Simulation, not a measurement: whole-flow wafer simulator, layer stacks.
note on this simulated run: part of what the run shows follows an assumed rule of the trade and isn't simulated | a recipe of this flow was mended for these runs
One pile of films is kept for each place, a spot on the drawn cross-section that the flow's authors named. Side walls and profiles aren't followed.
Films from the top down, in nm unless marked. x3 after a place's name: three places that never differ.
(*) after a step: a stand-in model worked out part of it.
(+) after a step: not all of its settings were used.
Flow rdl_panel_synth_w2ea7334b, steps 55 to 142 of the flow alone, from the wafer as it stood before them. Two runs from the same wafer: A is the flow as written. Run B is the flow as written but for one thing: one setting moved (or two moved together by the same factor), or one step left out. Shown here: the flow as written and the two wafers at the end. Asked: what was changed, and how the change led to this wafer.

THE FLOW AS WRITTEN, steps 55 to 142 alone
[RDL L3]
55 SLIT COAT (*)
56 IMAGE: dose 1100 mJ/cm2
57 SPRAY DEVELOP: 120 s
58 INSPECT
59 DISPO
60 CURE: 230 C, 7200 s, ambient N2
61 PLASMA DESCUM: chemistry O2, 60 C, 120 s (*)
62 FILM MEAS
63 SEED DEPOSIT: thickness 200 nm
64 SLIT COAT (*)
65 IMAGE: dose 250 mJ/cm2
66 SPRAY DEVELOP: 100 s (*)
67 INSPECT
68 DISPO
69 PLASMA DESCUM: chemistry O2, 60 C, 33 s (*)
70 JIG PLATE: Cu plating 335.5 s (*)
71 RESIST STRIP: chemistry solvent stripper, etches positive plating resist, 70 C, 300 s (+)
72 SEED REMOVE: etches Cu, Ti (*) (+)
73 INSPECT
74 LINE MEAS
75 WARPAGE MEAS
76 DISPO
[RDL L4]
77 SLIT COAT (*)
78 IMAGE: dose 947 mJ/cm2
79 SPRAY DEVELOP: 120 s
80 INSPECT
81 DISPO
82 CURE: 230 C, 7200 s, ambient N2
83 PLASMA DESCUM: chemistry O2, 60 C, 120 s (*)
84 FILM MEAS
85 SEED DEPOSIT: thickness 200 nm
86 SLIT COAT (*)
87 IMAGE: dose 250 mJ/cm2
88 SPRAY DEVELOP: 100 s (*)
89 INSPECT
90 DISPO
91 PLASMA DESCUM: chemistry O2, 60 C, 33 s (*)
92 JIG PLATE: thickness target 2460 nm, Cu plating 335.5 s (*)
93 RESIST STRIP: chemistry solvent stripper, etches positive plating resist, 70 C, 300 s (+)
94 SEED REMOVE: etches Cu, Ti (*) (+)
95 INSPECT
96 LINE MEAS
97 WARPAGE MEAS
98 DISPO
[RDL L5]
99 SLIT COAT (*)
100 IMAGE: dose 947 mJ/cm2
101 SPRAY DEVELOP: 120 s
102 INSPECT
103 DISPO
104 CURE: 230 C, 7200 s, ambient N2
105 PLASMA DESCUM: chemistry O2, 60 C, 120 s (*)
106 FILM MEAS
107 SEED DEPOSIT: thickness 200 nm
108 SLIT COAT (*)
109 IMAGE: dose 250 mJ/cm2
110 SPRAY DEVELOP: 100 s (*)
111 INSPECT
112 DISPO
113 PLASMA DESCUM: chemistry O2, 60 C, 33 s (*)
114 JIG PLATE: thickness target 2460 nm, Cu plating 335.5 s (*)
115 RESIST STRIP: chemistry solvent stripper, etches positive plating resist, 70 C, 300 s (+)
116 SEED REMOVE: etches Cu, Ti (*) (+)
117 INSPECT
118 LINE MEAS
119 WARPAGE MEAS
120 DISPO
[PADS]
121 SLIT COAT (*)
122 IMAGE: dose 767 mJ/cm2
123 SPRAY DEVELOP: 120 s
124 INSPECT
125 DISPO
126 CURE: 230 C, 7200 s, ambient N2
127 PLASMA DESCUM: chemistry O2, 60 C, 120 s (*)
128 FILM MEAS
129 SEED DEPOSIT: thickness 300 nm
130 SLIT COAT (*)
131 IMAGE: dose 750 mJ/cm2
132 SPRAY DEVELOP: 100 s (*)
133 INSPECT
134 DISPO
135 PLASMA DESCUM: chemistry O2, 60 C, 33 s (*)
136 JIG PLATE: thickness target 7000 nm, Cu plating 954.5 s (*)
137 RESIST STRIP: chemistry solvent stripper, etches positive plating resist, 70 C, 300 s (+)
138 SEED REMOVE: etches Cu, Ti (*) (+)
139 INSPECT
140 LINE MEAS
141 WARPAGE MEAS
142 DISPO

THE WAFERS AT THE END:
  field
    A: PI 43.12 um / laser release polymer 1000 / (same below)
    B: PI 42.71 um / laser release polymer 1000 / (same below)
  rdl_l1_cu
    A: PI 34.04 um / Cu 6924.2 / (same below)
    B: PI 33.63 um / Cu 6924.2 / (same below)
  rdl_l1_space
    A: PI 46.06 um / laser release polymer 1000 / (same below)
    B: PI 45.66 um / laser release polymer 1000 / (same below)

The cause: step 70, JIG PLATE: Cu plating 255 s was run, where the flow has Cu plating 335.5 s.

How the change led to this, step by step:
  70 JIG PLATE: Cu plating 335.5 s (*)
      rdl_l3_cu, rdl_l3_land, rdl_l3_via, rdl_l4_land, rdl_l4_via: A Cu +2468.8 | B Cu +1876.5
  77 SLIT COAT (*)
      field, rdl_l5_cu, rdl_l5_space and 6 more: A PI +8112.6 | B PI +7709.4
      rdl_l1_cu: A PI +7979.2 | B PI +7578.1
      (and at 13 more places)
  86 SLIT COAT (*)
      rdl_l3_land: A ILINE-POS-THICK-GRADE-A +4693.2 (new film) | B ILINE-POS-THICK-GRADE-A +4859.3 (new film)
      rdl_l3_via: A ILINE-POS-THICK-GRADE-A +4627.8 (new film) | B ILINE-POS-THICK-GRADE-A +4850 (new film)
  93 RESIST STRIP: chemistry solvent stripper, etches positive plating resist, 70 C, 300 s (+)
      rdl_l3_land: A ILINE-POS-THICK-GRADE-A -4663.5 (all of it) | B ILINE-POS-THICK-GRADE-A -4829.6 (all of it)
      rdl_l3_via: A ILINE-POS-THICK-GRADE-A -4598.1 (all of it) | B ILINE-POS-THICK-GRADE-A -4820.3 (all of it)
  99 SLIT COAT (*)
      rdl_l3_land: A PI +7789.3 | B PI +7965
      rdl_l3_via: A PI +7710.9 | B PI +7951.9
      (and at 1 more place)
  130 SLIT COAT (*)
      rdl_l2_cu, rdl_l2_space: A ILINE-POS-THICK-GRADE-A +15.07 um (new film) | B ILINE-POS-THICK-GRADE-A +15.08 um (new film)
      rdl_l2_via: A ILINE-POS-THICK-GRADE-A +14.89 um (new film) | B ILINE-POS-THICK-GRADE-A +14.88 um (new film)
      (and at 5 more places)
  137 RESIST STRIP: chemistry solvent stripper, etches positive plating resist, 70 C, 300 s (+)
      rdl_l2_via: A ILINE-POS-THICK-GRADE-A -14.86 um (all of it) | B ILINE-POS-THICK-GRADE-A -14.85 um (all of it)
      rdl_l2_rim: A ILINE-POS-THICK-GRADE-A -14.94 um (all of it) | B ILINE-POS-THICK-GRADE-A -14.96 um (all of it)
      (and at 3 more places)
